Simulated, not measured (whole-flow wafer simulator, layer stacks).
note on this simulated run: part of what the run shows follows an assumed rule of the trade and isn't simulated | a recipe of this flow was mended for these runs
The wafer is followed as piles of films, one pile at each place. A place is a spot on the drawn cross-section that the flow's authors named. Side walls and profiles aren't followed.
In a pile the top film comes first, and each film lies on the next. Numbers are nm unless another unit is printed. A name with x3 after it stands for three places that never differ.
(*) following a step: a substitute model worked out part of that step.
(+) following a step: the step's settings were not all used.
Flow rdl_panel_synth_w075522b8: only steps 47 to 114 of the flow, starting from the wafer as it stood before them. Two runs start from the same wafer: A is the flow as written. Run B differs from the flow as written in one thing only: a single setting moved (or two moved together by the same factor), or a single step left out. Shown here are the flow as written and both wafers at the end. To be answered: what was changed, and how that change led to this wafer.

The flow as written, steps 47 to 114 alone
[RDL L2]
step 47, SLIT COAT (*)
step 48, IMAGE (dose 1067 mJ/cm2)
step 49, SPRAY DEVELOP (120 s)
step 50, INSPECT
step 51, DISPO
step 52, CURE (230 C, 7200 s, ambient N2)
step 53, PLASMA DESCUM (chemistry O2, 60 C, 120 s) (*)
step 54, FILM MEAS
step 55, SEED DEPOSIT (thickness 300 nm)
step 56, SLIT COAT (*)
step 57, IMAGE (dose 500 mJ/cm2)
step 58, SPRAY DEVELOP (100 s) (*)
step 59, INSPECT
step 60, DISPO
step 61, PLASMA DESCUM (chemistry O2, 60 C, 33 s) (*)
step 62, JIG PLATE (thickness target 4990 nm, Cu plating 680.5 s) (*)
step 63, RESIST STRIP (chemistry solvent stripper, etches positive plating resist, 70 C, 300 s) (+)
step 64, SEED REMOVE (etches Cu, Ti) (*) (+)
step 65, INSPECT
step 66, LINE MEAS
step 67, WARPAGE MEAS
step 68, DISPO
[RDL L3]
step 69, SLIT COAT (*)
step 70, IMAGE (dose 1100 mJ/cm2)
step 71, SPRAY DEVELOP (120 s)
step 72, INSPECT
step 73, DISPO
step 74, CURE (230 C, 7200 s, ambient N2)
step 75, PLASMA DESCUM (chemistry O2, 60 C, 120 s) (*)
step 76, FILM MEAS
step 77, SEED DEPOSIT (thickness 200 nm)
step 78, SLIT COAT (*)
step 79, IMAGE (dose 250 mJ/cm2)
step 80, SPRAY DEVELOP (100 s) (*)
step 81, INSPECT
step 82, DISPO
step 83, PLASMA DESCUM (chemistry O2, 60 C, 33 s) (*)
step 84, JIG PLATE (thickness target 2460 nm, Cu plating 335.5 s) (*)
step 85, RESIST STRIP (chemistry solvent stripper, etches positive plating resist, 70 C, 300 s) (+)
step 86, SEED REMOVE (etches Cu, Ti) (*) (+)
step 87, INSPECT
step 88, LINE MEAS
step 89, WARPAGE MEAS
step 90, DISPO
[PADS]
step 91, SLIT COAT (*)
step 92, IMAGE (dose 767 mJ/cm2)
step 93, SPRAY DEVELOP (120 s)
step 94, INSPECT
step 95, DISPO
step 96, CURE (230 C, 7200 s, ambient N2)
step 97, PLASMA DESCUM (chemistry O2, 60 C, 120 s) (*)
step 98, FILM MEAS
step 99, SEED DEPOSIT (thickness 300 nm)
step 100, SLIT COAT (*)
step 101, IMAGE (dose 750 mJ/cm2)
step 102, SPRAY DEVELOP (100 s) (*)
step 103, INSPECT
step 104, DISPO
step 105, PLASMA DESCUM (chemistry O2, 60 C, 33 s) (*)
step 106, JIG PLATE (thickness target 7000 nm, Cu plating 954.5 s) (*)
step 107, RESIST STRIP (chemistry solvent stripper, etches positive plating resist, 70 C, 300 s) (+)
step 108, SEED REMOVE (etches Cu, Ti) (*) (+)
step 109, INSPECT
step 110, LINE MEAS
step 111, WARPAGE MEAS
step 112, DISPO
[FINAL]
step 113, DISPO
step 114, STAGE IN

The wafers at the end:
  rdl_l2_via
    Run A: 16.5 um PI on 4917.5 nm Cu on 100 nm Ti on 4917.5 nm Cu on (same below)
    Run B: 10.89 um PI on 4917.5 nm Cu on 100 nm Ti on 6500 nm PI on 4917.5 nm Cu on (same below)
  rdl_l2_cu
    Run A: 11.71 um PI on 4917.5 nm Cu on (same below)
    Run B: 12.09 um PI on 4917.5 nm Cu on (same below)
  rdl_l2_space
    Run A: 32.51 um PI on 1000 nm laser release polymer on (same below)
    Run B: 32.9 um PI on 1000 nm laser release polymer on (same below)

The reason: step 49, SPRAY DEVELOP: 120 s, was not run.

How this came from the change, step by step:
  step 56, SLIT COAT (*)
      rdl_l2_cu, rdl_l2_space: A +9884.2 ILINE-POS-THICK-GRADE-A (new film) | B +10.69 um ILINE-POS-THICK-GRADE-A (new film)
      rdl_l2_via: A +12.83 um ILINE-POS-THICK-GRADE-A (new film) | B +9183.2 ILINE-POS-THICK-GRADE-A (new film)
      (also at 2 further places)
  step 58, SPRAY DEVELOP (100 s) (*)
      rdl_l2_cu: A -9884.2 ILINE-POS-THICK-GRADE-A (all of it) | B -10.69 um ILINE-POS-THICK-GRADE-A (all of it)
      rdl_l2_via: A -12.83 um ILINE-POS-THICK-GRADE-A (all of it) | B -9183.2 ILINE-POS-THICK-GRADE-A (all of it)
      (also at 1 further place)
  step 63, RESIST STRIP (chemistry solvent stripper, etches positive plating resist, 70 C, 300 s) (+)
      rdl_l2_space: A -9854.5 ILINE-POS-THICK-GRADE-A (all of it) | B -10.66 um ILINE-POS-THICK-GRADE-A (all of it)
      rdl_l1_rim: A -8353.4 ILINE-POS-THICK-GRADE-A (all of it) | B -9509.2 ILINE-POS-THICK-GRADE-A (all of it)
  step 69, SLIT COAT (*)
      rdl_l2_via: A +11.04 um PI (new film) | B +5936.2 PI (new film)
      rdl_l2_cu: A +5700.3 PI (new film) | B +5944.3 PI (new film)
      (also at 3 further places)
  step 78, SLIT COAT (*)
      rdl_l2_cu: A +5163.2 ILINE-POS-THICK-GRADE-A (new film) | B +5313.8 ILINE-POS-THICK-GRADE-A (new film)
      rdl_l2_space: A +5535.4 ILINE-POS-THICK-GRADE-A (new film) | B +5678.3 ILINE-POS-THICK-GRADE-A (new film)
      (also at 3 further places)
  step 85, RESIST STRIP (chemistry solvent stripper, etches positive plating resist, 70 C, 300 s) (+)
      rdl_l2_cu: A -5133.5 ILINE-POS-THICK-GRADE-A (all of it) | B -5284.1 ILINE-POS-THICK-GRADE-A (all of it)
      rdl_l2_space: A -5505.7 ILINE-POS-THICK-GRADE-A (all of it) | B -5648.6 ILINE-POS-THICK-GRADE-A (all of it)
      (also at 3 further places)
  step 91, SLIT COAT (*)
      rdl_l2_cu: A +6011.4 PI | B +6146.6 PI
      rdl_l1_rim: A +5990.4 PI | B +6124.9 PI
      (also at 2 further places)
  step 100, SLIT COAT (*)
      rdl_l2_cu: A +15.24 um ILINE-POS-THICK-GRADE-A (new film) | B +15.34 um ILINE-POS-THICK-GRADE-A (new film)
      rdl_l2_space: A +15.27 um ILINE-POS-THICK-GRADE-A (new film) | B +15.37 um ILINE-POS-THICK-GRADE-A (new film)
      (also at 3 further places)
  step 107, RESIST STRIP (chemistry solvent stripper, etches positive plating resist, 70 C, 300 s) (+)
      rdl_l2_cu: A -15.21 um ILINE-POS-THICK-GRADE-A (all of it) | B -15.31 um ILINE-POS-THICK-GRADE-A (all of it)
      rdl_l2_space: A -15.24 um ILINE-POS-THICK-GRADE-A (all of it) | B -15.34 um ILINE-POS-THICK-GRADE-A (all of it)
      (also at 3 further places)
With metal films that touch counted as one body, rdl_l2_via has 2 bodies (between them, from the top down: PI 6500); the flow as written gives 1 body.
